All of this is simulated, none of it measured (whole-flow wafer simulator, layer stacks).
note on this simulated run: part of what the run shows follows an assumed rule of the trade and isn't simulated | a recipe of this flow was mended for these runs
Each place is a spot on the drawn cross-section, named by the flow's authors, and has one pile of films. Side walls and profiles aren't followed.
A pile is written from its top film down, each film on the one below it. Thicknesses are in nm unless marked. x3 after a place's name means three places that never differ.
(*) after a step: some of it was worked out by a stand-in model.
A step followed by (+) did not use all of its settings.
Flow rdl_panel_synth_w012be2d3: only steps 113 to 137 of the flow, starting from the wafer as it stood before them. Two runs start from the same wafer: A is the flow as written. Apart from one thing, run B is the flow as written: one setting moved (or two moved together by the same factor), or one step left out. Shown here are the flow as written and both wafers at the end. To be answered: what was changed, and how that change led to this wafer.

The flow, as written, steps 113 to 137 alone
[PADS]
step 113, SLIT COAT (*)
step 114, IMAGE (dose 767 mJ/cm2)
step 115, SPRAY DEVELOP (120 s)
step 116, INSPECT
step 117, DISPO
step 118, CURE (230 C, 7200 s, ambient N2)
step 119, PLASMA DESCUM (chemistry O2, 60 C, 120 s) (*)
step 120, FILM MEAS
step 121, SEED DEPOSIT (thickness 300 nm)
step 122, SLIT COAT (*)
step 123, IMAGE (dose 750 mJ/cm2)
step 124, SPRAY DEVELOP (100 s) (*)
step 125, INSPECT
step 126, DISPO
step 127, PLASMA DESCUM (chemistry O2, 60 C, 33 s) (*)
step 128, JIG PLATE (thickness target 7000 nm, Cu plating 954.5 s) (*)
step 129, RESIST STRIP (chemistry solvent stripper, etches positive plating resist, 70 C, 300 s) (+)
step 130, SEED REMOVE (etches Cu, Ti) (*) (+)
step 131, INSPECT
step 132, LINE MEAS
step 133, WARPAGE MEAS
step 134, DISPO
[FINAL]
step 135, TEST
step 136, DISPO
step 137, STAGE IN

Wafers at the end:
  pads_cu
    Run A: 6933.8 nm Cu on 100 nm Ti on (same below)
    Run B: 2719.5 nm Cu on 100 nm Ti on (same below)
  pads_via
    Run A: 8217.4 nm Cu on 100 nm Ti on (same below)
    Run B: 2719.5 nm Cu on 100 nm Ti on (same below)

What caused this: step 128, JIG PLATE: Cu plating 381.8 s was run, while the flow as written has Cu plating 954.5 s.

Step by step, how the change led to this:
  step 128, JIG PLATE (thickness target 7000 nm, Cu plating 954.5 s) (*)
      pads_cu, pads_land: A Cu gains 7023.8 | B Cu gains 2809.5
      pads_via: A Cu gains 8307.4 | B Cu gains 2809.5
